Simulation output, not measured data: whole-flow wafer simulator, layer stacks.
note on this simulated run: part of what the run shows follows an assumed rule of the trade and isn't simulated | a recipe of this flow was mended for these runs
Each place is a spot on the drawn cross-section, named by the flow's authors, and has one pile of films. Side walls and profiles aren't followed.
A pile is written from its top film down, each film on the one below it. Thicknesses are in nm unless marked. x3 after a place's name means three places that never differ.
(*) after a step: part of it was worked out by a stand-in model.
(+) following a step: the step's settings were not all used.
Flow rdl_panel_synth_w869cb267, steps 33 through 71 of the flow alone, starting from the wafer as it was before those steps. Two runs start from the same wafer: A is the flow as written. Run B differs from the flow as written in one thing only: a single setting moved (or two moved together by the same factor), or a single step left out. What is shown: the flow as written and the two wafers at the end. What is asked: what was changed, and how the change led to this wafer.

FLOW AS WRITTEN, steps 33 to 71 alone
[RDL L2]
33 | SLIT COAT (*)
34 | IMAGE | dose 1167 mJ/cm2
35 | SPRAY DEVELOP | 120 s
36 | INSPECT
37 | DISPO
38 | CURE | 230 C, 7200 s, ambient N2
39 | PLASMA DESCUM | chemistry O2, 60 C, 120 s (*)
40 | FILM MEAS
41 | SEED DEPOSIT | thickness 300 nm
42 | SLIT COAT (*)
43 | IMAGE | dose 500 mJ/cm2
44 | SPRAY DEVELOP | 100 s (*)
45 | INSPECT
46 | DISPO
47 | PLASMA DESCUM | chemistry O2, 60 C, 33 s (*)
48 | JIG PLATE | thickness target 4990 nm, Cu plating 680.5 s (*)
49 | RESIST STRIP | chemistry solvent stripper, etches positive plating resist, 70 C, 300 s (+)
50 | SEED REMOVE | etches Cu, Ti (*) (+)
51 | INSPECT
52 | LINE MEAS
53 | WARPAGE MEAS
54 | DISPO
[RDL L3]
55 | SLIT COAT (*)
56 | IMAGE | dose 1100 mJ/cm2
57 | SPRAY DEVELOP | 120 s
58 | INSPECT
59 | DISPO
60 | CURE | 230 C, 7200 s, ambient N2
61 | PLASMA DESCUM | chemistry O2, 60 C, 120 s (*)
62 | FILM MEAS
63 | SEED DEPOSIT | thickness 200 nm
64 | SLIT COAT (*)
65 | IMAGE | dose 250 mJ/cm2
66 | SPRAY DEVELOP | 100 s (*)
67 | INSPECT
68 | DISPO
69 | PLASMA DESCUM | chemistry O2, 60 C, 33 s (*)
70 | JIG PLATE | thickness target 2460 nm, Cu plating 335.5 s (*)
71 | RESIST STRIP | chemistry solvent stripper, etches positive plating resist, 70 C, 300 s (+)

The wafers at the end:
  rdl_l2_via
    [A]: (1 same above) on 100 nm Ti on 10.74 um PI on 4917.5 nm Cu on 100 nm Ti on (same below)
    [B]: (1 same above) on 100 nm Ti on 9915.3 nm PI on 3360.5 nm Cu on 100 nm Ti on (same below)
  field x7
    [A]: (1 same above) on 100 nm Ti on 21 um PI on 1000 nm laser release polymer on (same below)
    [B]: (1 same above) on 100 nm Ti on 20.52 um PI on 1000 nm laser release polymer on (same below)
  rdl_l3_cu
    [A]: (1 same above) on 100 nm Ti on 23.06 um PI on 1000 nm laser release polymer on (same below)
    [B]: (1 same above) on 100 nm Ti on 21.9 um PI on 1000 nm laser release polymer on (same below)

What caused this: step 48, JIG PLATE: Cu plating 468.9 s was run, though the flow has Cu plating 680.5 s.

The path from the change to this, step by step:
  48 | JIG PLATE | thickness target 4990 nm, Cu plating 680.5 s (*)
      rdl_l2_cu, rdl_l2_land, rdl_l2_via, rdl_l2_rim, rdl_l3_land, rdl_l3_via: A Cu gains 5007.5 | B Cu gains 3450.5
  55 | SLIT COAT (*)
      rdl_l2_space: A PI gains 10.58 um | B PI gains 9320.2
      rdl_l2_via: A PI gains 10.74 um (new film) | B PI gains 9915.3 (new film)
      (also at 18 further places)
  64 | SLIT COAT (*)
      rdl_l3_cu, rdl_l3_space: A ILINE-POS-THICK-GRADE-A gains 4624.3 (new film) | B ILINE-POS-THICK-GRADE-A gains 4515.8 (new film)
      rdl_l2_cu: A ILINE-POS-THICK-GRADE-A gains 5291.3 (new film) | B ILINE-POS-THICK-GRADE-A gains 5179.1 (new film)
      (also at 5 further places)
  66 | SPRAY DEVELOP | 100 s (*)
      rdl_l3_cu: A ILINE-POS-THICK-GRADE-A loses 4624.3 (all of it) | B ILINE-POS-THICK-GRADE-A loses 4515.8 (all of it)
      rdl_l3_land: A ILINE-POS-THICK-GRADE-A loses 2880.1 (all of it) | B ILINE-POS-THICK-GRADE-A loses 2981 (all of it)
  71 | RESIST STRIP | chemistry solvent stripper, etches positive plating resist, 70 C, 300 s (+)
      rdl_l2_cu: A ILINE-POS-THICK-GRADE-A loses 5261.6 (all of it) | B ILINE-POS-THICK-GRADE-A loses 5149.4 (all of it)
      rdl_l2_space: A ILINE-POS-THICK-GRADE-A loses 5594.9 (all of it) | B ILINE-POS-THICK-GRADE-A loses 5391.3 (all of it)
      (also at 4 further places)
